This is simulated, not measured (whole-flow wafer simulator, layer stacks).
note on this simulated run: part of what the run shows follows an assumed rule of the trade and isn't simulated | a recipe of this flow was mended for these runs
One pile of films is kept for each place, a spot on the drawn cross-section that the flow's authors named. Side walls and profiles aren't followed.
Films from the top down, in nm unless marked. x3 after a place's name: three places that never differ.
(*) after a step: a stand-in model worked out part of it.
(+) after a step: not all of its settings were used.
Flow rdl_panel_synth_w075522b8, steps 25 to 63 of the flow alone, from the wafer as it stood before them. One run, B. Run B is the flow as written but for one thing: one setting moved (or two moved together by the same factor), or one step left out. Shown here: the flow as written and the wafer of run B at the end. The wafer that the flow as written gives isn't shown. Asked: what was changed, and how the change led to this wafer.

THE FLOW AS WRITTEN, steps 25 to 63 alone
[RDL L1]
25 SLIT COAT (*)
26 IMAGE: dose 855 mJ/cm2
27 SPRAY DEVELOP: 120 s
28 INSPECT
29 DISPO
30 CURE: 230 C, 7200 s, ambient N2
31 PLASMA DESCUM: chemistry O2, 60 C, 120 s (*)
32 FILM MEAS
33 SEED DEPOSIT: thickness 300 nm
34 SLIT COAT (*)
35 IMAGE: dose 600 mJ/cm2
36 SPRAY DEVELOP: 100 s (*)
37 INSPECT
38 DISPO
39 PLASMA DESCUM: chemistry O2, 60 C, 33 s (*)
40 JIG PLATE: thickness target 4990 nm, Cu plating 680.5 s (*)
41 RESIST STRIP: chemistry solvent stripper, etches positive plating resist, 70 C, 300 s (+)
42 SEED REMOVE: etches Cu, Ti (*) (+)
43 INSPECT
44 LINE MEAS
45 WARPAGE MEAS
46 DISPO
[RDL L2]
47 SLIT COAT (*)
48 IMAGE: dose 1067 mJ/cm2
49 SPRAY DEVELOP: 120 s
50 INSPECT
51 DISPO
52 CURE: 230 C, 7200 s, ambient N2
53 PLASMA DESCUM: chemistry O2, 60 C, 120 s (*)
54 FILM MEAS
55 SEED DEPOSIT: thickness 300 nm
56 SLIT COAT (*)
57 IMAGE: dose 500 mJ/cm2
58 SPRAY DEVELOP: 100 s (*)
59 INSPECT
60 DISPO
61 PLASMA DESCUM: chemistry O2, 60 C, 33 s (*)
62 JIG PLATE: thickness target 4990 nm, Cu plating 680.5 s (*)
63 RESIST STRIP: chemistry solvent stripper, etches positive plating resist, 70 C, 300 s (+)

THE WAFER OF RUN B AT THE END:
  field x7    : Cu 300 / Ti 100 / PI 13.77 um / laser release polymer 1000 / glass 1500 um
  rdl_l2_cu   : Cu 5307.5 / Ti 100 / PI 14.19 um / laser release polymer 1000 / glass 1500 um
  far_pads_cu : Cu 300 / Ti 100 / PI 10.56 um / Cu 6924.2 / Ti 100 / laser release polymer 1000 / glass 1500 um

The cause: step 40, JIG PLATE: Cu plating 225.2 s was run, where the flow has Cu plating 680.5 s.

How the change led to this, step by step:
  40 JIG PLATE: thickness target 4990 nm, Cu plating 680.5 s (*)
      rdl_l1_cu, rdl_l1_land, rdl_l1_via, rdl_l1_rim, rdl_l2_land, rdl_l2_via: Cu +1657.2 (as written it would be: Cu +5007.5)
  47 SLIT COAT (*)
      field x7, rdl_l2_rim x3: PI +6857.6 (as written it would be: PI +7600.9)
      rdl_l2_cu, rdl_l2_space: PI +7279.1 (as written it would be: PI +8899.9)
      (and at 7 more places)
  56 SLIT COAT (*)
      rdl_l1_via: ILINE-POS-THICK-GRADE-A +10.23 um (new film) (as written it would be: ILINE-POS-THICK-GRADE-A +9582.7 (new film))
      far_pads_cu: ILINE-POS-THICK-GRADE-A +9487.2 (new film) (as written it would be: ILINE-POS-THICK-GRADE-A +9933.1 (new film))
      (and at 8 more places)
  58 SPRAY DEVELOP: 100 s (*)
      rdl_l2_cu: ILINE-POS-THICK-GRADE-A -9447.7 (all of it) (as written it would be: ILINE-POS-THICK-GRADE-A -9884.2 (all of it))
      rdl_l2_land: ILINE-POS-THICK-GRADE-A -7925.3 (all of it) (as written it would be: ILINE-POS-THICK-GRADE-A -7416.3 (all of it))
      (and at 1 more place)
  63 RESIST STRIP: chemistry solvent stripper, etches positive plating resist, 70 C, 300 s (+)
      rdl_l1_via: ILINE-POS-THICK-GRADE-A -10.2 um (all of it) (as written it would be: ILINE-POS-THICK-GRADE-A -9553 (all of it))
      far_pads_cu: ILINE-POS-THICK-GRADE-A -9457.5 (all of it) (as written it would be: ILINE-POS-THICK-GRADE-A -9903.4 (all of it))
      (and at 5 more places)
